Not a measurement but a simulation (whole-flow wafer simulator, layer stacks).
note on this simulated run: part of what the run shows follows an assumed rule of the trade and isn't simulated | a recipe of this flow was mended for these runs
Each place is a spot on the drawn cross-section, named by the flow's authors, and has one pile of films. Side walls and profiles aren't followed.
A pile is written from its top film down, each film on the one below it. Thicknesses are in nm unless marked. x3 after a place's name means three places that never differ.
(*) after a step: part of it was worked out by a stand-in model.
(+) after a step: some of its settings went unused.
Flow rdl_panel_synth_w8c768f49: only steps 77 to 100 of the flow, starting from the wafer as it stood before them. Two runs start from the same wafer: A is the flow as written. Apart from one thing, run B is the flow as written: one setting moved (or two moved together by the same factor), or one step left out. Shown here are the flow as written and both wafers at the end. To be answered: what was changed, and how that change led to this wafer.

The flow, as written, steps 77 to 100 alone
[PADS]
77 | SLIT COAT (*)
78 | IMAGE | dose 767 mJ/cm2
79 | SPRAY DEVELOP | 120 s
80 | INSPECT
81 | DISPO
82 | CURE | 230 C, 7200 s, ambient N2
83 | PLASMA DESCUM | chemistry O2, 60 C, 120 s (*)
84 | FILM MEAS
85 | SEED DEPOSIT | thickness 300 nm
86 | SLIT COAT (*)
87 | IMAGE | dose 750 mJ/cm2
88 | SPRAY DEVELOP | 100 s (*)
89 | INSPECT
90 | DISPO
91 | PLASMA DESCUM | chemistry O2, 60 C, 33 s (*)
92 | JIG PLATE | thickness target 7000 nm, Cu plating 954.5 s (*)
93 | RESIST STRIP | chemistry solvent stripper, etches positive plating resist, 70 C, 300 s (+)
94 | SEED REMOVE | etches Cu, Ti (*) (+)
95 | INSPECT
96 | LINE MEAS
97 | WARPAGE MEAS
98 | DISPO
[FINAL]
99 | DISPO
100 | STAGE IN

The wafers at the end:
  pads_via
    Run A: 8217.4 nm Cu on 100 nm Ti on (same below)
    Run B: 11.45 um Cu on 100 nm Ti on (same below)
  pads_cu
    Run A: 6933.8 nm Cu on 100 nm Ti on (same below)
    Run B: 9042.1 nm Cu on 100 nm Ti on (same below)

What caused this: step 92, JIG PLATE: Cu plating 1241 s was run, whereas the flow has Cu plating 954.5 s.

How this came from the change, step by step:
  92 | JIG PLATE | thickness target 7000 nm, Cu plating 954.5 s (*)
      pads_via: A +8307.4 Cu | B +11.54 um Cu
      pads_cu, pads_land: A +7023.8 Cu | B +9132.1 Cu
